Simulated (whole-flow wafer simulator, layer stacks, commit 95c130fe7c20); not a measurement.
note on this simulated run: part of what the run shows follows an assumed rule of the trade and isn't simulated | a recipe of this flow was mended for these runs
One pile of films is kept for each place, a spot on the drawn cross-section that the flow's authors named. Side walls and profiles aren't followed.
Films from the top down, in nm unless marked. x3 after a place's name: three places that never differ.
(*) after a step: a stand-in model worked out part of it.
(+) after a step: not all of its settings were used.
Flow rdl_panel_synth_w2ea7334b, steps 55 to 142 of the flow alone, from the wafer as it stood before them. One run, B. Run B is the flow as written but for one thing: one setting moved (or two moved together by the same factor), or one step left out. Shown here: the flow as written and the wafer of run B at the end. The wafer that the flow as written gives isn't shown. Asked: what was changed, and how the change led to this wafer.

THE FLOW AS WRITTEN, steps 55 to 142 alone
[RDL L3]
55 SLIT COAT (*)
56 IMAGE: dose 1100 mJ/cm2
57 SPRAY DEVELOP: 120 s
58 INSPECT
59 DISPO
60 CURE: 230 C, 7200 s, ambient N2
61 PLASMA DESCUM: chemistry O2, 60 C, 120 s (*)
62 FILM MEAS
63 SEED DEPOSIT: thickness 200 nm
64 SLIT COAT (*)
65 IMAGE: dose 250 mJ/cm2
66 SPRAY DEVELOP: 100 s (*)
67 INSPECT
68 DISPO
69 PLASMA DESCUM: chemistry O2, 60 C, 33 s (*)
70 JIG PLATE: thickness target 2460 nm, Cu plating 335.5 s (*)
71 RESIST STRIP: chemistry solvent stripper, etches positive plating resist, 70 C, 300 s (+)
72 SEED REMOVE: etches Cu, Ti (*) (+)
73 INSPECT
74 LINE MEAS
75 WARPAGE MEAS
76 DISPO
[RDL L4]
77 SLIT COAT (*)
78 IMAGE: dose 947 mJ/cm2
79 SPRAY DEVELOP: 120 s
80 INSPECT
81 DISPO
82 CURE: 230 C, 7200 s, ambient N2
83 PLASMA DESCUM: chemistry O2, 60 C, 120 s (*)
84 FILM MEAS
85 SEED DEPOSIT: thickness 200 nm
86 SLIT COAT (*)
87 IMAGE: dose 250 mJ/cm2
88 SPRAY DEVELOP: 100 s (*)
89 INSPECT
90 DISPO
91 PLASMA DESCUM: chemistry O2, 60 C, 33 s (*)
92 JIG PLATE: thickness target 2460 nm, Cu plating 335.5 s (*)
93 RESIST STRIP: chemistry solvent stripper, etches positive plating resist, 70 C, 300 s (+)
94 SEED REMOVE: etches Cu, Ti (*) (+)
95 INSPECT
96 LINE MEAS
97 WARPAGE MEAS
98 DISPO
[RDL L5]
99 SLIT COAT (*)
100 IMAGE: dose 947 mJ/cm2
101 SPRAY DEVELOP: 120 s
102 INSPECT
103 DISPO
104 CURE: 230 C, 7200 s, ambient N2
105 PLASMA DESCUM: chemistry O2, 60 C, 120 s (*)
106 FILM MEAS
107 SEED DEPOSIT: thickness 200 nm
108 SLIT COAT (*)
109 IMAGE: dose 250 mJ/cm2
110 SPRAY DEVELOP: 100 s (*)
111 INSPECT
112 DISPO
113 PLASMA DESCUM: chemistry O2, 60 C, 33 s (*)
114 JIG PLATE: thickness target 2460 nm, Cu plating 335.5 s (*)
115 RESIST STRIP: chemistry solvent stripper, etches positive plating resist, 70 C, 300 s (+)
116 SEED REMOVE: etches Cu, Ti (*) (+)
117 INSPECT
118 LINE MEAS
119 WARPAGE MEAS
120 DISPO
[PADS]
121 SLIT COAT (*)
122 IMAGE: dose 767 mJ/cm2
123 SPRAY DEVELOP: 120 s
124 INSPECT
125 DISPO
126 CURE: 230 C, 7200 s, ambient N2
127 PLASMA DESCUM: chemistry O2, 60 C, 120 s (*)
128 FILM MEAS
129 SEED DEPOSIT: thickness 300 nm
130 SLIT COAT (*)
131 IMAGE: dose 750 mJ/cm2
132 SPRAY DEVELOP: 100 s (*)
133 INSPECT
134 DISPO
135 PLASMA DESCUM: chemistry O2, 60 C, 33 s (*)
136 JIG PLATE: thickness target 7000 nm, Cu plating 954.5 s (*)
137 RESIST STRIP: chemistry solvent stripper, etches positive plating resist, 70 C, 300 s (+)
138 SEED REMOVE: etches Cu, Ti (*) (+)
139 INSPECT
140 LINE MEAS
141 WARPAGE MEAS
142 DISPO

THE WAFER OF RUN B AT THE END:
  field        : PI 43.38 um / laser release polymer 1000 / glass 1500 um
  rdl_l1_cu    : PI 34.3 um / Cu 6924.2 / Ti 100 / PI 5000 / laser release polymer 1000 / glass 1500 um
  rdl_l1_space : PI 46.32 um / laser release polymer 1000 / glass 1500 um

The cause: step 70, JIG PLATE: Cu plating 385.8 s was run, where the flow has Cu plating 335.5 s.

How the change led to this, step by step:
  70 JIG PLATE: thickness target 2460 nm, Cu plating 335.5 s (*)
      rdl_l3_cu, rdl_l3_land, rdl_l3_via, rdl_l4_land, rdl_l4_via: Cu +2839 (as written it would be: Cu +2468.8)
  77 SLIT COAT (*)
      field, rdl_l5_cu, rdl_l5_space and 6 more: PI +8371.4 (as written it would be: PI +8112.6)
      rdl_l1_cu: PI +8236.6 (as written it would be: PI +7979.2)
      (and at 12 more places)
  99 SLIT COAT (*)
      rdl_l4_via: PI +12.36 um (new film) (as written it would be: PI +12.41 um (new film))
  130 SLIT COAT (*)
      rdl_l3_cu: ILINE-POS-THICK-GRADE-A +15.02 um (new film) (as written it would be: ILINE-POS-THICK-GRADE-A +15.01 um (new film))
      rdl_l2_rim: ILINE-POS-THICK-GRADE-A +14.96 um (new film) (as written it would be: ILINE-POS-THICK-GRADE-A +14.97 um (new film))
      (and at 2 more places)
  137 RESIST STRIP: chemistry solvent stripper, etches positive plating resist, 70 C, 300 s (+)
      rdl_l2_cu, rdl_l2_space: ILINE-POS-THICK-GRADE-A -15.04 um (all of it) (as written it would be: ILINE-POS-THICK-GRADE-A -15.05 um (all of it))
      rdl_l3_cu: ILINE-POS-THICK-GRADE-A -14.99 um (all of it) (as written it would be: ILINE-POS-THICK-GRADE-A -14.98 um (all of it))
      (and at 3 more places)
